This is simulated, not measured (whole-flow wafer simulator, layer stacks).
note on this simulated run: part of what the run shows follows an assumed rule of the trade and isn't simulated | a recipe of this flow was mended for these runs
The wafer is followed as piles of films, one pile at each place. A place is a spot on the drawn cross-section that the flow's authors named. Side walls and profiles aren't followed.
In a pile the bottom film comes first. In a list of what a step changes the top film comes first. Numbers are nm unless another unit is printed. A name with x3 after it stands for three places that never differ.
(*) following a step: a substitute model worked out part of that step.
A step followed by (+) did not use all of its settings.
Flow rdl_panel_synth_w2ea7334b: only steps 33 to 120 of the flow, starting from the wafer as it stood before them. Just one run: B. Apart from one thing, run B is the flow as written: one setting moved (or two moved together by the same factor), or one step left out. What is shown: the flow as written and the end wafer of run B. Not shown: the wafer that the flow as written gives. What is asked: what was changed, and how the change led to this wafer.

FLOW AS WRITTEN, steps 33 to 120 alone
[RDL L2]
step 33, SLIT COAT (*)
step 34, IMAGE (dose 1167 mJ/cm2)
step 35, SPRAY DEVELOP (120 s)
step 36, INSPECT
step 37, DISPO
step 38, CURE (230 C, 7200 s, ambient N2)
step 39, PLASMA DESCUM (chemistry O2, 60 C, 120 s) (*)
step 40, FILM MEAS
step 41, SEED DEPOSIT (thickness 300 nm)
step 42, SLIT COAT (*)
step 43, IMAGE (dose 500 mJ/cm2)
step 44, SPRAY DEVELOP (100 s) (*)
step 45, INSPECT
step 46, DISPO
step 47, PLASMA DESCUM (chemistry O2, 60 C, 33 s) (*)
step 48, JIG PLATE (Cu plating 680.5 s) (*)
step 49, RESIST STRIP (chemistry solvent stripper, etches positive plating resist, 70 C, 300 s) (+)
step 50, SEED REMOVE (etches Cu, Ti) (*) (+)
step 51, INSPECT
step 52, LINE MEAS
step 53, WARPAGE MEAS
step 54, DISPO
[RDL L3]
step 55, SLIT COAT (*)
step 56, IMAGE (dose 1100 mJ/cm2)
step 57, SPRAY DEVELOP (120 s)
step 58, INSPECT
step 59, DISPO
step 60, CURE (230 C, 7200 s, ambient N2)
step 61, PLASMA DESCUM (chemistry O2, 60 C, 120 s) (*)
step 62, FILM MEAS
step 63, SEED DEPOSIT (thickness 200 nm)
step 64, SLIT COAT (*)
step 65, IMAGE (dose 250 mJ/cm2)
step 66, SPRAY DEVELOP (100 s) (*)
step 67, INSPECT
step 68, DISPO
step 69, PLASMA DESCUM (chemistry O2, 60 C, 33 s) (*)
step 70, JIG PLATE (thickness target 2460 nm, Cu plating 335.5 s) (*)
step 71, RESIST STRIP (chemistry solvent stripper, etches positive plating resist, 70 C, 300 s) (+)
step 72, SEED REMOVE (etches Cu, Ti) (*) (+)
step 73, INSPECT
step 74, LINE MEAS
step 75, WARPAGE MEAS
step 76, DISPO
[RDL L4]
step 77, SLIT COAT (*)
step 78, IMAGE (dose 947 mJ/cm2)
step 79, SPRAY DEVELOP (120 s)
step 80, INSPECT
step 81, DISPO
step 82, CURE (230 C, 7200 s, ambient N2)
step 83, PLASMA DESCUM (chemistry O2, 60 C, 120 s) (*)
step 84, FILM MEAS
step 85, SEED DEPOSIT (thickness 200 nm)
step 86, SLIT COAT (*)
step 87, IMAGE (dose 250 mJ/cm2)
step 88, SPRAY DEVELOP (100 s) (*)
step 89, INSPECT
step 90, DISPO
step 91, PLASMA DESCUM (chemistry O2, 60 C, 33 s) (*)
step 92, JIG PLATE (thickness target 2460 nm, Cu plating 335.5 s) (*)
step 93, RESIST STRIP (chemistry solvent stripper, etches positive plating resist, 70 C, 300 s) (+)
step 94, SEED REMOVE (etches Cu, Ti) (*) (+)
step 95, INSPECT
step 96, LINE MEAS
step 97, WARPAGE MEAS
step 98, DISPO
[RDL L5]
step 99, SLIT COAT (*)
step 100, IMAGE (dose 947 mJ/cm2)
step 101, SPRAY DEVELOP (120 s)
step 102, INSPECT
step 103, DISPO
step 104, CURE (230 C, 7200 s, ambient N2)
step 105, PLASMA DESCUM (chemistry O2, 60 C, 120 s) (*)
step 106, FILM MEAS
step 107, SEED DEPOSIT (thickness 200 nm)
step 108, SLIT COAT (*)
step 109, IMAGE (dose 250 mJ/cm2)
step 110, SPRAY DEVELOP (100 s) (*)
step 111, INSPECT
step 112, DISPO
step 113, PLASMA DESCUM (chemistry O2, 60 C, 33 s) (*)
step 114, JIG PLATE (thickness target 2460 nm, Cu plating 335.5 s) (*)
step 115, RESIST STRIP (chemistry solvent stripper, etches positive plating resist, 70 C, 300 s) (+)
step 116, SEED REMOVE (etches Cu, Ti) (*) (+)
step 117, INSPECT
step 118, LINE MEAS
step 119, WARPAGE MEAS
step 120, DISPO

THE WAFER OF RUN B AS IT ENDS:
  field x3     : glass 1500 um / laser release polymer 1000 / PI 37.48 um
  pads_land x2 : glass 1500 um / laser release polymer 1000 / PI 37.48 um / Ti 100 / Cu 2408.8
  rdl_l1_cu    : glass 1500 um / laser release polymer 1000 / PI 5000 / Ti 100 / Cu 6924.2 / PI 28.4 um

Cause: step 48, JIG PLATE: Cu plating 789.4 s was run, while the flow as written has Cu plating 680.5 s.

How this came from the change, step by step:
  step 48, JIG PLATE (Cu plating 680.5 s) (*)
      rdl_l2_cu, rdl_l2_land, rdl_l2_via, rdl_l2_rim, rdl_l3_land, rdl_l3_via: +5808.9 Cu (as written it would have been: +5007.5 Cu)
  step 55, SLIT COAT (*)
      rdl_l3_cu, rdl_l3_space: +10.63 um PI (as written it would have been: +9998.1 PI)
      field x3, rdl_l4_cu, rdl_l4_space and 8 more: +8196.6 PI (as written it would have been: +7936.4 PI)
      (as well as at 7 more places)
  step 64, SLIT COAT (*)
      rdl_l1_rim: +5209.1 ILINE-POS-THICK-GRADE-A (new film) (as written it would have been: +5077.5 ILINE-POS-THICK-GRADE-A (new film))
      rdl_l2_via: +4141.9 ILINE-POS-THICK-GRADE-A (new film) (as written it would have been: +4385.9 ILINE-POS-THICK-GRADE-A (new film))
  step 71, RESIST STRIP (chemistry solvent stripper, etches positive plating resist, 70 C, 300 s) (+)
      rdl_l1_rim: -5179.4 ILINE-POS-THICK-GRADE-A (all of it) (as written it would have been: -5047.8 ILINE-POS-THICK-GRADE-A (all of it))
      rdl_l2_via: -4112.2 ILINE-POS-THICK-GRADE-A (all of it) (as written it would have been: -4356.2 ILINE-POS-THICK-GRADE-A (all of it))
  step 77, SLIT COAT (*)
      rdl_l2_via: +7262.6 PI (as written it would have been: +7515 PI)
      rdl_l3_via: +11.78 um PI (new film) (as written it would have been: +11.89 um PI (new film))
  step 86, SLIT COAT (*)
      rdl_l2_via: +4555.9 ILINE-POS-THICK-GRADE-A (new film) (as written it would have been: +4655.1 ILINE-POS-THICK-GRADE-A (new film))
  step 93, RESIST STRIP (chemistry solvent stripper, etches positive plating resist, 70 C, 300 s) (+)
      rdl_l2_via: -4526.2 ILINE-POS-THICK-GRADE-A (all of it) (as written it would have been: -4625.4 ILINE-POS-THICK-GRADE-A (all of it))
